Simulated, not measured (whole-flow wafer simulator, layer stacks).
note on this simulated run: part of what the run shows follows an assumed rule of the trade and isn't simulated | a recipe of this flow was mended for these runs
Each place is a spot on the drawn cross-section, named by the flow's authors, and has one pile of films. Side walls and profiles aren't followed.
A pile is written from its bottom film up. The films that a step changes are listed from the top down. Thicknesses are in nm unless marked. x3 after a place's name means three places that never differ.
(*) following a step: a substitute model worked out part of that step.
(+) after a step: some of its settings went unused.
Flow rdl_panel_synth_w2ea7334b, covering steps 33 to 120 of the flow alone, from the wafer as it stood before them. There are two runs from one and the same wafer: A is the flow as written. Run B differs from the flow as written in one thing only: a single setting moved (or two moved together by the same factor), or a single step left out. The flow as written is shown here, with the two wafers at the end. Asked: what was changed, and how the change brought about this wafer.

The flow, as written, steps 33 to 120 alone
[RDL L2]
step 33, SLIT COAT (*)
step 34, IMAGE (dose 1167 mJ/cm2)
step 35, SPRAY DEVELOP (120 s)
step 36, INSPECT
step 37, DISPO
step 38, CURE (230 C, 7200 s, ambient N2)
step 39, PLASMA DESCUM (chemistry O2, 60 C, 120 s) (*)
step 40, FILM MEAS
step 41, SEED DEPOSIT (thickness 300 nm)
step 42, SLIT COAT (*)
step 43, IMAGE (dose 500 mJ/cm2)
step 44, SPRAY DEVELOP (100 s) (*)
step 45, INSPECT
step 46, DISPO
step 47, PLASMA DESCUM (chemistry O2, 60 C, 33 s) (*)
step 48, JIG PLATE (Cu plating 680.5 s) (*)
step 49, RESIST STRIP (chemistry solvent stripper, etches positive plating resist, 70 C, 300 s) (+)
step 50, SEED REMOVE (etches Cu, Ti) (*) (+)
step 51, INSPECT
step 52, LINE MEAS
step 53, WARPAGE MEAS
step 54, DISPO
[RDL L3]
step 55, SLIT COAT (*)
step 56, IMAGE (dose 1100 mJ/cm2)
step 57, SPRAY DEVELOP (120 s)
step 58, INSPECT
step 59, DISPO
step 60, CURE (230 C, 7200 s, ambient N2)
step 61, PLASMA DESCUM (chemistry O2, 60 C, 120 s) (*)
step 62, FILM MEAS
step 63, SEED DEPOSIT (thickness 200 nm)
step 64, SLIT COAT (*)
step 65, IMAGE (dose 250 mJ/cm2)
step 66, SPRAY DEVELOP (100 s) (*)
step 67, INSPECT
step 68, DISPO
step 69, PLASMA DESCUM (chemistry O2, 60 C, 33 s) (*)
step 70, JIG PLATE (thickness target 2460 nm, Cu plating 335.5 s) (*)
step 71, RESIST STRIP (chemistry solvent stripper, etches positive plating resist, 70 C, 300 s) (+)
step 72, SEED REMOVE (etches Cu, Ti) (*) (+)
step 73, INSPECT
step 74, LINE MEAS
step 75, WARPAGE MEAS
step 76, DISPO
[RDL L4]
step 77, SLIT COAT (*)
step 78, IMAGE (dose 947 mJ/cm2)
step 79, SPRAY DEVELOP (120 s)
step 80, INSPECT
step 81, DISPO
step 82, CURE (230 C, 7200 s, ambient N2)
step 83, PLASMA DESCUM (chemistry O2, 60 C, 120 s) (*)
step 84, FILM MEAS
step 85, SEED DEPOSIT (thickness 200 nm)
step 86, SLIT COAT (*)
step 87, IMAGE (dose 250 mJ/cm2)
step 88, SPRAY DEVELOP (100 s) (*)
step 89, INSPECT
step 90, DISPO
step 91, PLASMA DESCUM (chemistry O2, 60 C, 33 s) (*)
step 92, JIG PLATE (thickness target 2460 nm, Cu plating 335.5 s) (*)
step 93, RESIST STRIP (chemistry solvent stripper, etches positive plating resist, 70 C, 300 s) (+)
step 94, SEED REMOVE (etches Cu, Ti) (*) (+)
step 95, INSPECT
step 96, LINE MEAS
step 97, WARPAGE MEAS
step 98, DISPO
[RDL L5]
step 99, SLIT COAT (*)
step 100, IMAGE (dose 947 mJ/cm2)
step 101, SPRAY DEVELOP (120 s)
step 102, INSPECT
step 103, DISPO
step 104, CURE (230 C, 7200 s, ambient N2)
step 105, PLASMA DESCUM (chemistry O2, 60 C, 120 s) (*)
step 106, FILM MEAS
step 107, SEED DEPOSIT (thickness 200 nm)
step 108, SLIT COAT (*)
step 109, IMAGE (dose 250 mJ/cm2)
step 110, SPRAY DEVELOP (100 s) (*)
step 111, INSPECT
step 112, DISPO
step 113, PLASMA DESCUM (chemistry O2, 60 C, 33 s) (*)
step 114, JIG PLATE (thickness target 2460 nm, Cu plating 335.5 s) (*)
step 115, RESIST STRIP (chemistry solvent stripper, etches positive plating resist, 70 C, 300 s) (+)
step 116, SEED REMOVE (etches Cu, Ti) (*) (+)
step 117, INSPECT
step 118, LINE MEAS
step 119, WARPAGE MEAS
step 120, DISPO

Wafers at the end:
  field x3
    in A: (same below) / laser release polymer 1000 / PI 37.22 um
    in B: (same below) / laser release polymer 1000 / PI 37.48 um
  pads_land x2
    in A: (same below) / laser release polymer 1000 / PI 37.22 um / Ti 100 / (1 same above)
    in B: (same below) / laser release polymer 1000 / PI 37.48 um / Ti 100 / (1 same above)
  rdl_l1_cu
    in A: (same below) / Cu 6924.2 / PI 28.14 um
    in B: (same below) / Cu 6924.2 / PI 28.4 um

Cause: step 48, JIG PLATE: Cu plating 789.4 s was run, whereas the flow has Cu plating 680.5 s.

The path from the change to this, step by step:
  step 48, JIG PLATE (Cu plating 680.5 s) (*)
      rdl_l2_cu, rdl_l2_land, rdl_l2_via, rdl_l2_rim, rdl_l3_land, rdl_l3_via: A Cu gains 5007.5 | B Cu gains 5808.9
  step 55, SLIT COAT (*)
      rdl_l3_cu, rdl_l3_space: A PI gains 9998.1 | B PI gains 10.63 um
      field x3, rdl_l4_cu, rdl_l4_space and 8 more: A PI gains 7936.4 | B PI gains 8196.6
      (and at 7 other places as well)
  step 64, SLIT COAT (*)
      rdl_l1_rim: A ILINE-POS-THICK-GRADE-A gains 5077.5 (new film) | B ILINE-POS-THICK-GRADE-A gains 5209.1 (new film)
      rdl_l2_via: A ILINE-POS-THICK-GRADE-A gains 4385.9 (new film) | B ILINE-POS-THICK-GRADE-A gains 4141.9 (new film)
  step 71, RESIST STRIP (chemistry solvent stripper, etches positive plating resist, 70 C, 300 s) (+)
      rdl_l1_rim: A ILINE-POS-THICK-GRADE-A loses 5047.8 (all of it) | B ILINE-POS-THICK-GRADE-A loses 5179.4 (all of it)
      rdl_l2_via: A ILINE-POS-THICK-GRADE-A loses 4356.2 (all of it) | B ILINE-POS-THICK-GRADE-A loses 4112.2 (all of it)
  step 77, SLIT COAT (*)
      rdl_l2_via: A PI gains 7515 | B PI gains 7262.6
      rdl_l3_via: A PI gains 11.89 um (new film) | B PI gains 11.78 um (new film)
  step 86, SLIT COAT (*)
      rdl_l2_via: A ILINE-POS-THICK-GRADE-A gains 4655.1 (new film) | B ILINE-POS-THICK-GRADE-A gains 4555.9 (new film)
  step 93, RESIST STRIP (chemistry solvent stripper, etches positive plating resist, 70 C, 300 s) (+)
      rdl_l2_via: A ILINE-POS-THICK-GRADE-A loses 4625.4 (all of it) | B ILINE-POS-THICK-GRADE-A loses 4526.2 (all of it)
